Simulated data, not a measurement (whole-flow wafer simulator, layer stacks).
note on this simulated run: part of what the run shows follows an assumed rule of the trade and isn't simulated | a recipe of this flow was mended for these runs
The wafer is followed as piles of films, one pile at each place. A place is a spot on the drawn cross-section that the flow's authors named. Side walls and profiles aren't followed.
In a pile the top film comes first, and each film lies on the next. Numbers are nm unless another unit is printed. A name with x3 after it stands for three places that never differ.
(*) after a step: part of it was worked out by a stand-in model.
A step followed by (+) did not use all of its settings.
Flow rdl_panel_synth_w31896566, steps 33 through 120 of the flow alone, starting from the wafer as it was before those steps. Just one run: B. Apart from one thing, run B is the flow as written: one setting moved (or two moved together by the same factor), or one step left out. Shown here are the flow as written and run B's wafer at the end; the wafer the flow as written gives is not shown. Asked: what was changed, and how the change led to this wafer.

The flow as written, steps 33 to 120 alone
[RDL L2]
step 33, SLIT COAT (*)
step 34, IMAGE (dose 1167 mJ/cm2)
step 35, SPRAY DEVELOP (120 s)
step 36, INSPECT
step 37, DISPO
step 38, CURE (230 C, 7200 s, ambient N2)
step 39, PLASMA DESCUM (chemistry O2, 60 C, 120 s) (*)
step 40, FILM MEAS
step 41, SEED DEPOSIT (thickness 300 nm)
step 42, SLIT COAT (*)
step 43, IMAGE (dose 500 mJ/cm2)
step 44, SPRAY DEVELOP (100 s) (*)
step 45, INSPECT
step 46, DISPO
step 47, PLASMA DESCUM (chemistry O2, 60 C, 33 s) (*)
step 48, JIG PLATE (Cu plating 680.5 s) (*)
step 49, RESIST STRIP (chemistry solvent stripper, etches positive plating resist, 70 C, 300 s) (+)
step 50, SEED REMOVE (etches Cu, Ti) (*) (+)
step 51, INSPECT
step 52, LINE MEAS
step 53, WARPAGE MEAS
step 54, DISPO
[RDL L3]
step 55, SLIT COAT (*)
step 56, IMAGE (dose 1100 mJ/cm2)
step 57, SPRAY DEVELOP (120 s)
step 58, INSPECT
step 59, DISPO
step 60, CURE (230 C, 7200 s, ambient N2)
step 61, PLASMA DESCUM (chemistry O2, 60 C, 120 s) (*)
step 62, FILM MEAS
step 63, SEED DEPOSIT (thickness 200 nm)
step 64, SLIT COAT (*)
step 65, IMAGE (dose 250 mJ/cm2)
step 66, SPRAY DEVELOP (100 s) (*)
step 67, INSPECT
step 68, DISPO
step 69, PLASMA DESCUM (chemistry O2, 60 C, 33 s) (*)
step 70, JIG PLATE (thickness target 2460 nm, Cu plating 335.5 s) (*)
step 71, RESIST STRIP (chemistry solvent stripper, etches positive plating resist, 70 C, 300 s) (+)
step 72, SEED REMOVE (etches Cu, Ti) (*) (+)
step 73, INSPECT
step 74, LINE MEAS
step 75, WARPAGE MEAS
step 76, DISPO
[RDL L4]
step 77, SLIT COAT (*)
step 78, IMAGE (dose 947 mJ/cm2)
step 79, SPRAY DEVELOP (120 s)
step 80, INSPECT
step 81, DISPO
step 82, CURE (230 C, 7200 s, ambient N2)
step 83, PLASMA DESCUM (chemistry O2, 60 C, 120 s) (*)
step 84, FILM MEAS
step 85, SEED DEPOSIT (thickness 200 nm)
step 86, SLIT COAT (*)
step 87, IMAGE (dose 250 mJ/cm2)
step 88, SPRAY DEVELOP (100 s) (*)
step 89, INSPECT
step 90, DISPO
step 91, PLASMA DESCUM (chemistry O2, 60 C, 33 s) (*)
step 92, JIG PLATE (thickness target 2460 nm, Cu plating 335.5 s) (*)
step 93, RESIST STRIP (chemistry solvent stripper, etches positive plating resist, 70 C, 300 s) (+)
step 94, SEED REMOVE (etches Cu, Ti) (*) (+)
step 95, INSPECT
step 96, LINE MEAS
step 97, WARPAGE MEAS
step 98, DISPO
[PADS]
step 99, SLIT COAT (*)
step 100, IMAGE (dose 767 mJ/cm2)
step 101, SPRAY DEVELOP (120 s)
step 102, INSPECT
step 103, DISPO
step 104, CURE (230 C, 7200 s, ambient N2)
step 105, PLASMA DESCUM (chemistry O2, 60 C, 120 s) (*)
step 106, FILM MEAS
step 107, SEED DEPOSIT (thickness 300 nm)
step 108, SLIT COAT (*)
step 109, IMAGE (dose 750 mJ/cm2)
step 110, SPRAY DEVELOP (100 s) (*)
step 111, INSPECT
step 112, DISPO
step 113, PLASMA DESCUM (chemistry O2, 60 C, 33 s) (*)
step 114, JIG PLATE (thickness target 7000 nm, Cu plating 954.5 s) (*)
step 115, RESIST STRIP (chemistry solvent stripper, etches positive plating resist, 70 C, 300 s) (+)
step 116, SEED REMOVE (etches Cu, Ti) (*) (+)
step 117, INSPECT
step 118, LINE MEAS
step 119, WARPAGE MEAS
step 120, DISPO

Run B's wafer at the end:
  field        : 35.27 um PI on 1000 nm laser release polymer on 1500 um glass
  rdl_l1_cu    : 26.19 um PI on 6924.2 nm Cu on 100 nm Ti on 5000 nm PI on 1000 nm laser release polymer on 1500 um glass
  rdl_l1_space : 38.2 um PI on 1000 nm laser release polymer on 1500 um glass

Cause: step 48, JIG PLATE: Cu plating 789.4 s was run, whereas the flow has Cu plating 680.5 s.

How this came from the change, step by step:
  step 48, JIG PLATE (Cu plating 680.5 s) (*)
      rdl_l2_cu, rdl_l2_land, rdl_l2_via, rdl_l2_rim, rdl_l3_land, rdl_l3_via: +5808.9 Cu (in the flow as written it would be: +5007.5 Cu)
  step 55, SLIT COAT (*)
      rdl_l3_cu, rdl_l3_space: +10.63 um PI (in the flow as written it would be: +9998.1 PI)
      field, rdl_l4_cu, rdl_l4_space and 6 more: +8196.6 PI (in the flow as written it would be: +7936.4 PI)
      (also at 7 further places)
  step 64, SLIT COAT (*)
      rdl_l1_rim: +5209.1 ILINE-POS-THICK-GRADE-A (new film) (in the flow as written it would be: +5077.5 ILINE-POS-THICK-GRADE-A (new film))
      rdl_l2_via: +4141.9 ILINE-POS-THICK-GRADE-A (new film) (in the flow as written it would be: +4385.9 ILINE-POS-THICK-GRADE-A (new film))
  step 71, RESIST STRIP (chemistry solvent stripper, etches positive plating resist, 70 C, 300 s) (+)
      rdl_l1_rim: -5179.4 ILINE-POS-THICK-GRADE-A (all of it) (in the flow as written it would be: -5047.8 ILINE-POS-THICK-GRADE-A (all of it))
      rdl_l2_via: -4112.2 ILINE-POS-THICK-GRADE-A (all of it) (in the flow as written it would be: -4356.2 ILINE-POS-THICK-GRADE-A (all of it))
  step 77, SLIT COAT (*)
      rdl_l2_via: +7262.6 PI (in the flow as written it would be: +7515 PI)
      rdl_l3_via: +11.78 um PI (new film) (in the flow as written it would be: +11.89 um PI (new film))
  step 86, SLIT COAT (*)
      rdl_l2_via: +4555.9 ILINE-POS-THICK-GRADE-A (new film) (in the flow as written it would be: +4655.1 ILINE-POS-THICK-GRADE-A (new film))
  step 93, RESIST STRIP (chemistry solvent stripper, etches positive plating resist, 70 C, 300 s) (+)
      rdl_l2_via: -4526.2 ILINE-POS-THICK-GRADE-A (all of it) (in the flow as written it would be: -4625.4 ILINE-POS-THICK-GRADE-A (all of it))
  step 108, SLIT COAT (*)
      rdl_l2_cu, rdl_l2_space: +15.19 um ILINE-POS-THICK-GRADE-A (new film) (in the flow as written it would be: +15.16 um ILINE-POS-THICK-GRADE-A (new film))
      rdl_l2_land: +14.81 um ILINE-POS-THICK-GRADE-A (new film) (in the flow as written it would be: +14.84 um ILINE-POS-THICK-GRADE-A (new film))
      (also at 5 further places)
  step 115, RESIST STRIP (chemistry solvent stripper, etches positive plating resist, 70 C, 300 s) (+)
      rdl_l2_cu, rdl_l2_space: -15.16 um ILINE-POS-THICK-GRADE-A (all of it) (in the flow as written it would be: -15.13 um ILINE-POS-THICK-GRADE-A (all of it))
      rdl_l2_land: -14.78 um ILINE-POS-THICK-GRADE-A (all of it) (in the flow as written it would be: -14.81 um ILINE-POS-THICK-GRADE-A (all of it))
      (also at 5 further places)
